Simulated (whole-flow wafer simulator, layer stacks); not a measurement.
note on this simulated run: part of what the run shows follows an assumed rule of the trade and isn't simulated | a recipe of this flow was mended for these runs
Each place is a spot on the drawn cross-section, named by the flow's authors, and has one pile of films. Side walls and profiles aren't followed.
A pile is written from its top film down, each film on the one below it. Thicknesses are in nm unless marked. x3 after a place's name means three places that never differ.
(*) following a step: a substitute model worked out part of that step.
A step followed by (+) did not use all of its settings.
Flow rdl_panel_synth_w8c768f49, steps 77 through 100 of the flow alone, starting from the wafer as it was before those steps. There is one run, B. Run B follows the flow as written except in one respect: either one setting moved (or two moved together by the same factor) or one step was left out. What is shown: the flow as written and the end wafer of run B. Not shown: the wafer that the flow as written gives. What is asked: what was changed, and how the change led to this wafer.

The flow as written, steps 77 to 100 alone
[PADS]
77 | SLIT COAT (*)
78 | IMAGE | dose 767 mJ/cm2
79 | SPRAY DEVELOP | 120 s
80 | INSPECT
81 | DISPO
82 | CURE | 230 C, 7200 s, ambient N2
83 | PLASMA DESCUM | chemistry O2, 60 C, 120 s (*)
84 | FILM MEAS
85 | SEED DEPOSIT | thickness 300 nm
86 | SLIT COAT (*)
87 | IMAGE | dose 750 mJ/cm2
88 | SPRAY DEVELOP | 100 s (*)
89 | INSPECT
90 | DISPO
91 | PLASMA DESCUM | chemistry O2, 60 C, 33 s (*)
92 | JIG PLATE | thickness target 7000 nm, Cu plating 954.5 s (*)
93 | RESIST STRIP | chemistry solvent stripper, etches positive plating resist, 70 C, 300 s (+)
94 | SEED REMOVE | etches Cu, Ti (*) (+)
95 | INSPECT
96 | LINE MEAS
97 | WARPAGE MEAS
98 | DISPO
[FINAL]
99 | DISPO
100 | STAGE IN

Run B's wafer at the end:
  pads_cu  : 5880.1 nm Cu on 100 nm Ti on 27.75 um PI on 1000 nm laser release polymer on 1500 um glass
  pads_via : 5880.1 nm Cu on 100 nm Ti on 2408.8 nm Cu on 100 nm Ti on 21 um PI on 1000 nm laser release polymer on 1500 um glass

The reason: step 92, JIG PLATE: Cu plating 811.3 s was run, while the flow as written has Cu plating 954.5 s.

How this came from the change, step by step:
  92 | JIG PLATE | thickness target 7000 nm, Cu plating 954.5 s (*)
      pads_cu, pads_land: +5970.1 Cu (as written it would have been: +7023.8 Cu)
      pads_via: +5970.1 Cu (as written it would have been: +8307.4 Cu)
